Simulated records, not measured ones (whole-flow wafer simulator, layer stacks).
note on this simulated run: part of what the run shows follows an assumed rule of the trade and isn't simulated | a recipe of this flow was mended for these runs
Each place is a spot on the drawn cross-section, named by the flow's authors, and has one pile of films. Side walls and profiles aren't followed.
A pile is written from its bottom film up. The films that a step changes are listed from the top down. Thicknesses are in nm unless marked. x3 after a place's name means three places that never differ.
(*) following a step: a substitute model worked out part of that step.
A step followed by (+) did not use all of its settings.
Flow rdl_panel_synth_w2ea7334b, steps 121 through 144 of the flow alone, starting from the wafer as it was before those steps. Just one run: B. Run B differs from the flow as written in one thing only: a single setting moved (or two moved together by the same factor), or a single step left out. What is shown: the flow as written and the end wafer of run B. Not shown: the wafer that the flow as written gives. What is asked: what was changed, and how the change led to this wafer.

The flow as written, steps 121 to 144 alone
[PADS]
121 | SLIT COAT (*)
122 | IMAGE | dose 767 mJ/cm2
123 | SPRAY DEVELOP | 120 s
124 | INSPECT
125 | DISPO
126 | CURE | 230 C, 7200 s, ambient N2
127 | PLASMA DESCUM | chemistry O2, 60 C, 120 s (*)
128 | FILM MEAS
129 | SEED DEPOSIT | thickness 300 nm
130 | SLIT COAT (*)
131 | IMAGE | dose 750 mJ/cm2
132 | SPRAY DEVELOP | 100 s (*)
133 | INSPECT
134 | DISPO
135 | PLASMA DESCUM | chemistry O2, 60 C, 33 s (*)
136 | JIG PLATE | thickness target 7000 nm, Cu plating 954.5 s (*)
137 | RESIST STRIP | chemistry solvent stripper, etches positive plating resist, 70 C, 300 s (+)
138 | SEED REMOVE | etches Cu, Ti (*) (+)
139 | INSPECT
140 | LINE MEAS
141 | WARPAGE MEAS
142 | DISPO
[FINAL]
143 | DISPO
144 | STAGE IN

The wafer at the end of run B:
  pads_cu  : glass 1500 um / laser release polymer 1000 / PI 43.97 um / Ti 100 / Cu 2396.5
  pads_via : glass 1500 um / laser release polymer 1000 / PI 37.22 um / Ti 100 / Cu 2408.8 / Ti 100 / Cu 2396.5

The reason: step 136, JIG PLATE: Cu plating 337.9 s was run, though the flow has Cu plating 954.5 s.

Step by step, how the change led to this:
  136 | JIG PLATE | thickness target 7000 nm, Cu plating 954.5 s (*)
      pads_cu, pads_land: Cu gains 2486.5 (in the flow as written it would be: Cu gains 7023.8)
      pads_via: Cu gains 2486.5 (in the flow as written it would be: Cu gains 8307.4)
